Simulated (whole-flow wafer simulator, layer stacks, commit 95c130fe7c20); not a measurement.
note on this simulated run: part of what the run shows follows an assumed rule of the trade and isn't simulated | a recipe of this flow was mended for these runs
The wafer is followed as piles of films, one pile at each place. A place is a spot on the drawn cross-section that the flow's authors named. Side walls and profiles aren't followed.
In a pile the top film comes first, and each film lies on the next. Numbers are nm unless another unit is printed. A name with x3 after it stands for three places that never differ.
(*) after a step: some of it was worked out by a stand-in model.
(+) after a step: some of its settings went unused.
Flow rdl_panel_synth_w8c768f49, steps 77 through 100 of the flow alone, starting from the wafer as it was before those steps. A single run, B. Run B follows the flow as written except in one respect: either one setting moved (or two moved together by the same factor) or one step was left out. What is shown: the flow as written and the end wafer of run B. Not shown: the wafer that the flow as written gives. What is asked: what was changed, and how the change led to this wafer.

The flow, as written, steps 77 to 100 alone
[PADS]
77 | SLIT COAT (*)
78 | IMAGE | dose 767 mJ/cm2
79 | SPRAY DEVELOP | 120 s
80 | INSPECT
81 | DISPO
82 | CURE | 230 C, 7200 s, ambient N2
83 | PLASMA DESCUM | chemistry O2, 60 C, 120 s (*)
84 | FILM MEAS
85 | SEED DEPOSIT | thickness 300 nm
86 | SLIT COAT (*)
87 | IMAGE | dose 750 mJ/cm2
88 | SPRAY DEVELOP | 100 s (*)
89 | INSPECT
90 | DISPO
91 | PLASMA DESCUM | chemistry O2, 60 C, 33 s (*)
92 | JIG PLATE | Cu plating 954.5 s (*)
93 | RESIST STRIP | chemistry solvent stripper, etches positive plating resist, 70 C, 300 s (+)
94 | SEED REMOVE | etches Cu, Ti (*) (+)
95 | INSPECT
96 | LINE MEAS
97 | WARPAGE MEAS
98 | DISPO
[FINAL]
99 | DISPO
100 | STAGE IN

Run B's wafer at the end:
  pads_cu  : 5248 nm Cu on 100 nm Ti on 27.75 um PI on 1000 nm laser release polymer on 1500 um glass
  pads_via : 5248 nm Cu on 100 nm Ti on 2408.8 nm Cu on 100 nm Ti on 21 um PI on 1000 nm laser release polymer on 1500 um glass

Cause: step 92, JIG PLATE: Cu plating 725.4 s was run, though the flow has Cu plating 954.5 s.

Step by step, how the change led to this:
  92 | JIG PLATE | Cu plating 954.5 s (*)
      pads_cu, pads_land: +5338 Cu (in the flow as written it would be: +7023.8 Cu)
      pads_via: +5338 Cu (in the flow as written it would be: +8307.4 Cu)
